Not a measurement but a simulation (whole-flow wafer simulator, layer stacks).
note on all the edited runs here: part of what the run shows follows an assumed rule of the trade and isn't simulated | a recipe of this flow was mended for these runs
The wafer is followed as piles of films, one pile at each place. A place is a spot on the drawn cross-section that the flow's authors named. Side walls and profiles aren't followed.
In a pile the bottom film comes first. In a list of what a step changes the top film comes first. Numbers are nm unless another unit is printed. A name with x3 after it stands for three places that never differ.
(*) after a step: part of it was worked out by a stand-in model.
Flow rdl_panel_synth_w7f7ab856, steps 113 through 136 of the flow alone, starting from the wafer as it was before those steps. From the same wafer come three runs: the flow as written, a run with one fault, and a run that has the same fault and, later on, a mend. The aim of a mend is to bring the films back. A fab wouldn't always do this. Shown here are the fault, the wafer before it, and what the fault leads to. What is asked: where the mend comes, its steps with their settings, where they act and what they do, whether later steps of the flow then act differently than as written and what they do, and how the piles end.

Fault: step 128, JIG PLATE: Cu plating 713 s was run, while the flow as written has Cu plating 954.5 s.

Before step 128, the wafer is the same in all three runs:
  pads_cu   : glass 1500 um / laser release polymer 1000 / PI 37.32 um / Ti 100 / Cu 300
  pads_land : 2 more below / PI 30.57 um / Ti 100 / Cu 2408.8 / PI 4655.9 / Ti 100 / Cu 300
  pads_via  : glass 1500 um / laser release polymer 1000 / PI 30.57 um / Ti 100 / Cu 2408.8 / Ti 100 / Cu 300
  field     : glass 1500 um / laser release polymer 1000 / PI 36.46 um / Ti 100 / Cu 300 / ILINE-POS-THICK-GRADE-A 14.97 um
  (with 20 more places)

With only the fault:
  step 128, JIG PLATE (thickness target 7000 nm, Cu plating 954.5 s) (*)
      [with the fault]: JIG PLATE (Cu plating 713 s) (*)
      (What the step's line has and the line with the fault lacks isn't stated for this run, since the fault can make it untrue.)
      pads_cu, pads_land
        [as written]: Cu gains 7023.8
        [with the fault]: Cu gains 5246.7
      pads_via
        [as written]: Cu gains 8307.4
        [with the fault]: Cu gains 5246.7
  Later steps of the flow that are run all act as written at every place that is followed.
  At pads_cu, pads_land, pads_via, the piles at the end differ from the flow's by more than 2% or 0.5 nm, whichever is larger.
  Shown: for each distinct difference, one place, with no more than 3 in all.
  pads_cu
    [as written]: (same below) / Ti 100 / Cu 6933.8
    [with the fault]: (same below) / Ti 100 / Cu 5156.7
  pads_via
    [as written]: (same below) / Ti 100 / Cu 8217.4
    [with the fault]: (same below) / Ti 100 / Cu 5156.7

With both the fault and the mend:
  The mend follows step 128.
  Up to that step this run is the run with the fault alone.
  step 128a, JIG PLATE (Cu plating 241.5 s) (*) (the flow's step 128 again, with other settings)
      pads_cu, pads_land, pads_via
        Cu gains 1777.1
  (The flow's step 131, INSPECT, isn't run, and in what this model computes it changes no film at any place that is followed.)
  Later steps of the flow that are run all act as written at every place that is followed.
  At pads_via, the piles at the end differ from the flow's by more than 2% or 0.5 nm, whichever is larger.
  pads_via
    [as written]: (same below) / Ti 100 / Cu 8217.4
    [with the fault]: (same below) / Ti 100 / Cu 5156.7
    [with the mend]: (same below) / Ti 100 / Cu 6933.8
